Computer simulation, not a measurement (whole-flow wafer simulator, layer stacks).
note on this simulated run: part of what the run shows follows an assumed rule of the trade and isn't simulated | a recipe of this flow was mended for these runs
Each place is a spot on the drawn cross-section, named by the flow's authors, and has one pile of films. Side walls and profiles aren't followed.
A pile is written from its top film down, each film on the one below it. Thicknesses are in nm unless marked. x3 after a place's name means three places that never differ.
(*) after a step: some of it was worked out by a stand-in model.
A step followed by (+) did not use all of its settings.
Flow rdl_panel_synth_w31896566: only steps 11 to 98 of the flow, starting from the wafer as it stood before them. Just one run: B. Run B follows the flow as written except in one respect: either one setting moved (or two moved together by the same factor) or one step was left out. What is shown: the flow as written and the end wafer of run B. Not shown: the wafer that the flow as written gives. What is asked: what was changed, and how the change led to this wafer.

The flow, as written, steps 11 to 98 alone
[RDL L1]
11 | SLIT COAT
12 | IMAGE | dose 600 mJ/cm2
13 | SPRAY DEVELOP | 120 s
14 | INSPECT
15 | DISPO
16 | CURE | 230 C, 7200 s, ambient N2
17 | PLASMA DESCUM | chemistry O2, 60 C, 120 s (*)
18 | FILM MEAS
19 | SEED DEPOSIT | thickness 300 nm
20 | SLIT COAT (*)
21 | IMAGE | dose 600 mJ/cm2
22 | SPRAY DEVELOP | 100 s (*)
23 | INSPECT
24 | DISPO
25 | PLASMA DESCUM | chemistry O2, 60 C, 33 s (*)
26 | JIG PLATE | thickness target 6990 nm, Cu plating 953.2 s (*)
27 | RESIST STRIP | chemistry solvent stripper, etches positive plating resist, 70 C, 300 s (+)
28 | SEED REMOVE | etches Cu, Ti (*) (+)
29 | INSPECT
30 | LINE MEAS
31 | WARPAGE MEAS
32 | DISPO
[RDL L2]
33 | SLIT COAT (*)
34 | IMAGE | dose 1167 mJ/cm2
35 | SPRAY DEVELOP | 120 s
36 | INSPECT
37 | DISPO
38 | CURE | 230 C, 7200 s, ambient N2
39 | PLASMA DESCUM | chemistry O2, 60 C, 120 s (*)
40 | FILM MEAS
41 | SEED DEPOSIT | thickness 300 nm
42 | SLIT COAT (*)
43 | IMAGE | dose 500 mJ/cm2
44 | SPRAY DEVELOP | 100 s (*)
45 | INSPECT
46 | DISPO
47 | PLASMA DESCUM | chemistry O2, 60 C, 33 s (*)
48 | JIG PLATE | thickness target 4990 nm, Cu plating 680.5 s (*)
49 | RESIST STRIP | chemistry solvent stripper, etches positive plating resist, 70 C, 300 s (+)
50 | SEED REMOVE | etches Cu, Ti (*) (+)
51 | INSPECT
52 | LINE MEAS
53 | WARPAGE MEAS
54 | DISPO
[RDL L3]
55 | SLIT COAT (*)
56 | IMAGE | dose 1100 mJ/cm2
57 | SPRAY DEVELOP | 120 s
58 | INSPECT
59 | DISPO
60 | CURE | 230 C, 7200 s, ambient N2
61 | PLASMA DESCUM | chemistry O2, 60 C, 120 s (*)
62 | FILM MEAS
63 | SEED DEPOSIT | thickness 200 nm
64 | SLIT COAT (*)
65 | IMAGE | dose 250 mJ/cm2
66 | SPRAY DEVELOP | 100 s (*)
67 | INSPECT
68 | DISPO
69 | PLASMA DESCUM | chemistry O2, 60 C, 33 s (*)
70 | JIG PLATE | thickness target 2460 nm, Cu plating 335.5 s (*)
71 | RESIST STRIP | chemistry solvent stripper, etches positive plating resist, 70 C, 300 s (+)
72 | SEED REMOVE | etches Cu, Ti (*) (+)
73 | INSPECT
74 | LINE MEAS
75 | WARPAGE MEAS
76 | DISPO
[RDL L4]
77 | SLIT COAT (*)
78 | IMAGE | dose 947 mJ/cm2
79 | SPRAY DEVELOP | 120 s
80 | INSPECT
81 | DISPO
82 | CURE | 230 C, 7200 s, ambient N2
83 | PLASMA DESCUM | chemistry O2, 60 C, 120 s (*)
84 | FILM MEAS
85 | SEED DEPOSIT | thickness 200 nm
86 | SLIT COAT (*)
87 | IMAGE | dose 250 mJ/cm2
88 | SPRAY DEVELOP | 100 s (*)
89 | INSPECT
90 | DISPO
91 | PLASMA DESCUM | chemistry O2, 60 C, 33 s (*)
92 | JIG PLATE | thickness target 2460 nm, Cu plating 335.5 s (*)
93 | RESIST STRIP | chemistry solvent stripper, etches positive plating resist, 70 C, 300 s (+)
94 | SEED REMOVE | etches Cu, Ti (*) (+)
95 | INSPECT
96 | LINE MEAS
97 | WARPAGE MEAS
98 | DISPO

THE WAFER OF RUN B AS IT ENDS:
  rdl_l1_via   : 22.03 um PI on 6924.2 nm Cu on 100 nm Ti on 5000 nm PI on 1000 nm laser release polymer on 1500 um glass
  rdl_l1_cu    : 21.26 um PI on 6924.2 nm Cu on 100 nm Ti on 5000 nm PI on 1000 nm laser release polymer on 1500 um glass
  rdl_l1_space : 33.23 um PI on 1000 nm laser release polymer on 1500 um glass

The reason: step 13, SPRAY DEVELOP: 120 s, was omitted.

The path from the change to this, step by step:
  20 | SLIT COAT (*)
      rdl_l1_cu: ILINE-POS-THICK-GRADE-A gains 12 um (new film) (in the flow as written it would be: ILINE-POS-THICK-GRADE-A gains 10.42 um (new film))
      rdl_l1_space: ILINE-POS-THICK-GRADE-A gains 12 um (new film) (in the flow as written it would be: ILINE-POS-THICK-GRADE-A gains 10.94 um (new film))
      (and at 1 other place as well)
  22 | SPRAY DEVELOP | 100 s (*)
      rdl_l1_cu: ILINE-POS-THICK-GRADE-A loses 12 um (all of it) (in the flow as written it would be: ILINE-POS-THICK-GRADE-A loses 10.42 um (all of it))
      rdl_l1_via: ILINE-POS-THICK-GRADE-A loses 12 um (all of it) (in the flow as written it would be: ILINE-POS-THICK-GRADE-A loses 13.83 um (all of it))
  27 | RESIST STRIP | chemistry solvent stripper, etches positive plating resist, 70 C, 300 s (+)
      rdl_l1_space: ILINE-POS-THICK-GRADE-A loses 11.97 um (all of it) (in the flow as written it would be: ILINE-POS-THICK-GRADE-A loses 10.91 um (all of it))
  33 | SLIT COAT (*)
      rdl_l1_cu: PI gains 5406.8 (new film) (in the flow as written it would be: PI gains 4815.5 (new film))
      rdl_l1_space: PI gains 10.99 um (in the flow as written it would be: PI gains 10.38 um)
      (and at 1 other place as well)
  42 | SLIT COAT (*)
      rdl_l1_via: ILINE-POS-THICK-GRADE-A gains 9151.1 (new film) (in the flow as written it would be: ILINE-POS-THICK-GRADE-A gains 10.08 um (new film))
      rdl_l1_cu: ILINE-POS-THICK-GRADE-A gains 9750.6 (new film) (in the flow as written it would be: ILINE-POS-THICK-GRADE-A gains 9269.6 (new film))
      (and at 1 other place as well)
  49 | RESIST STRIP | chemistry solvent stripper, etches positive plating resist, 70 C, 300 s (+)
      rdl_l1_via: ILINE-POS-THICK-GRADE-A loses 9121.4 (all of it) (in the flow as written it would be: ILINE-POS-THICK-GRADE-A loses 10.05 um (all of it))
      rdl_l1_cu: ILINE-POS-THICK-GRADE-A loses 9720.9 (all of it) (in the flow as written it would be: ILINE-POS-THICK-GRADE-A loses 9239.9 (all of it))
      (and at 1 other place as well)
  55 | SLIT COAT (*)
      rdl_l1_cu: PI gains 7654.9 (in the flow as written it would be: PI gains 7258.6)
      rdl_l1_space: PI gains 8803.7 (in the flow as written it would be: PI gains 8409.5)
      (and at 1 other place as well)
  64 | SLIT COAT (*)
      rdl_l1_cu: ILINE-POS-THICK-GRADE-A gains 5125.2 (new film) (in the flow as written it would be: ILINE-POS-THICK-GRADE-A gains 4881.9 (new film))
      rdl_l1_space: ILINE-POS-THICK-GRADE-A gains 5345.3 (new film) (in the flow as written it would be: ILINE-POS-THICK-GRADE-A gains 5109.9 (new film))
      (and at 1 other place as well)
  71 | RESIST STRIP | chemistry solvent stripper, etches positive plating resist, 70 C, 300 s (+)
      rdl_l1_cu: ILINE-POS-THICK-GRADE-A loses 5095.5 (all of it) (in the flow as written it would be: ILINE-POS-THICK-GRADE-A loses 4852.2 (all of it))
      rdl_l1_space: ILINE-POS-THICK-GRADE-A loses 5315.6 (all of it) (in the flow as written it would be: ILINE-POS-THICK-GRADE-A loses 5080.2 (all of it))
      (and at 1 other place as well)
  77 | SLIT COAT (*)
      rdl_l1_cu: PI gains 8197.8 (in the flow as written it would be: PI gains 7979.2)
      rdl_l1_space: PI gains 8435.5 (in the flow as written it would be: PI gains 8225.4)
      (and at 1 other place as well)
  86 | SLIT COAT (*)
      rdl_l1_cu: ILINE-POS-THICK-GRADE-A gains 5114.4 (new film) (in the flow as written it would be: ILINE-POS-THICK-GRADE-A gains 4982.5 (new film))
      rdl_l1_space: ILINE-POS-THICK-GRADE-A gains 5155.1 (new film) (in the flow as written it would be: ILINE-POS-THICK-GRADE-A gains 5029.9 (new film))
      (and at 1 other place as well)
  93 | RESIST STRIP | chemistry solvent stripper, etches positive plating resist, 70 C, 300 s (+)
      rdl_l1_cu: ILINE-POS-THICK-GRADE-A loses 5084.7 (all of it) (in the flow as written it would be: ILINE-POS-THICK-GRADE-A loses 4952.8 (all of it))
      rdl_l1_space: ILINE-POS-THICK-GRADE-A loses 5125.4 (all of it) (in the flow as written it would be: ILINE-POS-THICK-GRADE-A loses 5000.2 (all of it))
      (and at 1 other place as well)
